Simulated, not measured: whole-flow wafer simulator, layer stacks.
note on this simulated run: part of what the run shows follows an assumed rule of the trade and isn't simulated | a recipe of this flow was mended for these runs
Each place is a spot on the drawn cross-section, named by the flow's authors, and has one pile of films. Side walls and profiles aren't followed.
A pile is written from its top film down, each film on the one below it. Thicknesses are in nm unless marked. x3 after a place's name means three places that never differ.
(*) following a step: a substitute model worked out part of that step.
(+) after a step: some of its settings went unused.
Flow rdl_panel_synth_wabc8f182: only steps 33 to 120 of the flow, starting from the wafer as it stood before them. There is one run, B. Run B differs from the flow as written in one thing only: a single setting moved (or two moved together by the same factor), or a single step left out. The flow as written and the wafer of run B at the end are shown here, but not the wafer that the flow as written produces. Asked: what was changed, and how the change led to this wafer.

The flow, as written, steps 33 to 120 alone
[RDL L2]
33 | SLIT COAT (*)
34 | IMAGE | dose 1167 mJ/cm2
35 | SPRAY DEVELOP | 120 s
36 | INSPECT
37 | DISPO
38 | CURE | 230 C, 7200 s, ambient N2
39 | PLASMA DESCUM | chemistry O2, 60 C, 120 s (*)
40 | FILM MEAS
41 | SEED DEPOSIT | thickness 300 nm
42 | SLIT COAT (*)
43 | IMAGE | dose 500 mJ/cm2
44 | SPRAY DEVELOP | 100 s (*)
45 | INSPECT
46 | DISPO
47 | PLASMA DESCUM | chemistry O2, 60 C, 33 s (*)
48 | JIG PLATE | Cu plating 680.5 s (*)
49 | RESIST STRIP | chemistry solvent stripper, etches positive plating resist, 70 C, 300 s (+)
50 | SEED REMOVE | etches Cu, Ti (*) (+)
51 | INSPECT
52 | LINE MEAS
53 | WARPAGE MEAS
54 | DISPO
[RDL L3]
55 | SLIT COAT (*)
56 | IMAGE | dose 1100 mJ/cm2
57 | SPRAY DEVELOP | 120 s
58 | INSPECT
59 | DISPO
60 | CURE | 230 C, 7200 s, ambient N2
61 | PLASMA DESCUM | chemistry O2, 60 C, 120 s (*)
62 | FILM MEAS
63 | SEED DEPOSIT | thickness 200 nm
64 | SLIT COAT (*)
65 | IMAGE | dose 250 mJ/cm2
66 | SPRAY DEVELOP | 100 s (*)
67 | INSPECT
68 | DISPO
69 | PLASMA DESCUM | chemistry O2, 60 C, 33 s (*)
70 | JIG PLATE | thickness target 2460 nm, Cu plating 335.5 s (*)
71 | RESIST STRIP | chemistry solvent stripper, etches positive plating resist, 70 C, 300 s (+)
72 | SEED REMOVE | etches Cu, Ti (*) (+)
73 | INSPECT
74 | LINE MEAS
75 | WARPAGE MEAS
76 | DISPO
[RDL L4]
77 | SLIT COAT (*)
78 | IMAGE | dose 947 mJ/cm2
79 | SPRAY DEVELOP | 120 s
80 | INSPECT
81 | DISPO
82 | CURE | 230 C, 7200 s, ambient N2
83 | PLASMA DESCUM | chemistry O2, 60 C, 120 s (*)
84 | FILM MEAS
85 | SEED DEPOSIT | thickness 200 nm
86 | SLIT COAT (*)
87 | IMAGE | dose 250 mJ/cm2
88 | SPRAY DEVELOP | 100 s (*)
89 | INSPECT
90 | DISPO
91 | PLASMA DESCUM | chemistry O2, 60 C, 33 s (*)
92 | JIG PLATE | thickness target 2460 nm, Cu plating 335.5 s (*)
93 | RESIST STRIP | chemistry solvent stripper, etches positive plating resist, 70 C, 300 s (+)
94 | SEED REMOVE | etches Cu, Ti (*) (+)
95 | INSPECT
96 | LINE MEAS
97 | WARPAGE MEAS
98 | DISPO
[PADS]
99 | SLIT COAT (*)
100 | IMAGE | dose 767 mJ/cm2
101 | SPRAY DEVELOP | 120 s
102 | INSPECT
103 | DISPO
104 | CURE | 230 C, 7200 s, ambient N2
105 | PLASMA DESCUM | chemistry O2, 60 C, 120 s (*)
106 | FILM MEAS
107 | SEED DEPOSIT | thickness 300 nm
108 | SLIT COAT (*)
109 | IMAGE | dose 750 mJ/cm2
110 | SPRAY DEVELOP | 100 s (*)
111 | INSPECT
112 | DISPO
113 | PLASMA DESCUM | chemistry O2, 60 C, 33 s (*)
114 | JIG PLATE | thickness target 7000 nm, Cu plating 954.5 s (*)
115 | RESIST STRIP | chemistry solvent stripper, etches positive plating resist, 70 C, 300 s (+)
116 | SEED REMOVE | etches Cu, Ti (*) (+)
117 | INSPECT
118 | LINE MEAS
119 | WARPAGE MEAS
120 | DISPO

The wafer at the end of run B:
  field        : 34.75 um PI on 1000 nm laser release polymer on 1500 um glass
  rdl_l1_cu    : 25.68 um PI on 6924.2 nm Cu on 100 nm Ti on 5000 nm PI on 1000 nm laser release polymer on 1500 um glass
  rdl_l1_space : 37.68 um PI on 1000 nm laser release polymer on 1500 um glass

The reason: step 48, JIG PLATE: Cu plating 571.6 s was run, while the flow as written has Cu plating 680.5 s.

The path from the change to this, step by step:
  48 | JIG PLATE | Cu plating 680.5 s (*)
      rdl_l2_cu, rdl_l2_land, rdl_l2_via, rdl_l2_rim, rdl_l3_land, rdl_l3_via: +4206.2 Cu (as written it would have been: +5007.5 Cu)
  55 | SLIT COAT (*)
      rdl_l2_space: +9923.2 PI (as written it would have been: +10.58 um PI)
      field, rdl_l4_cu, rdl_l4_space and 6 more: +7685.3 PI (as written it would have been: +7936.4 PI)
      (and at 8 other places as well)
  64 | SLIT COAT (*)
      rdl_l1_rim: +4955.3 ILINE-POS-THICK-GRADE-A (new film) (as written it would have been: +5077.5 ILINE-POS-THICK-GRADE-A (new film))
      rdl_l2_via: +4617 ILINE-POS-THICK-GRADE-A (new film) (as written it would have been: +4385.9 ILINE-POS-THICK-GRADE-A (new film))
  71 | RESIST STRIP | chemistry solvent stripper, etches positive plating resist, 70 C, 300 s (+)
      rdl_l1_rim: -4925.6 ILINE-POS-THICK-GRADE-A (all of it) (as written it would have been: -5047.8 ILINE-POS-THICK-GRADE-A (all of it))
      rdl_l2_via: -4587.3 ILINE-POS-THICK-GRADE-A (all of it) (as written it would have been: -4356.2 ILINE-POS-THICK-GRADE-A (all of it))
  77 | SLIT COAT (*)
      rdl_l2_via: +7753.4 PI (as written it would have been: +7515 PI)
      rdl_l3_via: +12 um PI (new film) (as written it would have been: +11.89 um PI (new film))
  108 | SLIT COAT (*)
      rdl_l2_cu: +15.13 um ILINE-POS-THICK-GRADE-A (new film) (as written it would have been: +15.16 um ILINE-POS-THICK-GRADE-A (new film))
      rdl_l2_space: +15.12 um ILINE-POS-THICK-GRADE-A (new film) (as written it would have been: +15.16 um ILINE-POS-THICK-GRADE-A (new film))
      (and at 7 other places as well)
  115 | RESIST STRIP | chemistry solvent stripper, etches positive plating resist, 70 C, 300 s (+)
      rdl_l2_cu, rdl_l2_space: -15.1 um ILINE-POS-THICK-GRADE-A (all of it) (as written it would have been: -15.13 um ILINE-POS-THICK-GRADE-A (all of it))
      rdl_l1_rim: -14.94 um ILINE-POS-THICK-GRADE-A (all of it) (as written it would have been: -14.95 um ILINE-POS-THICK-GRADE-A (all of it))
      (and at 6 other places as well)
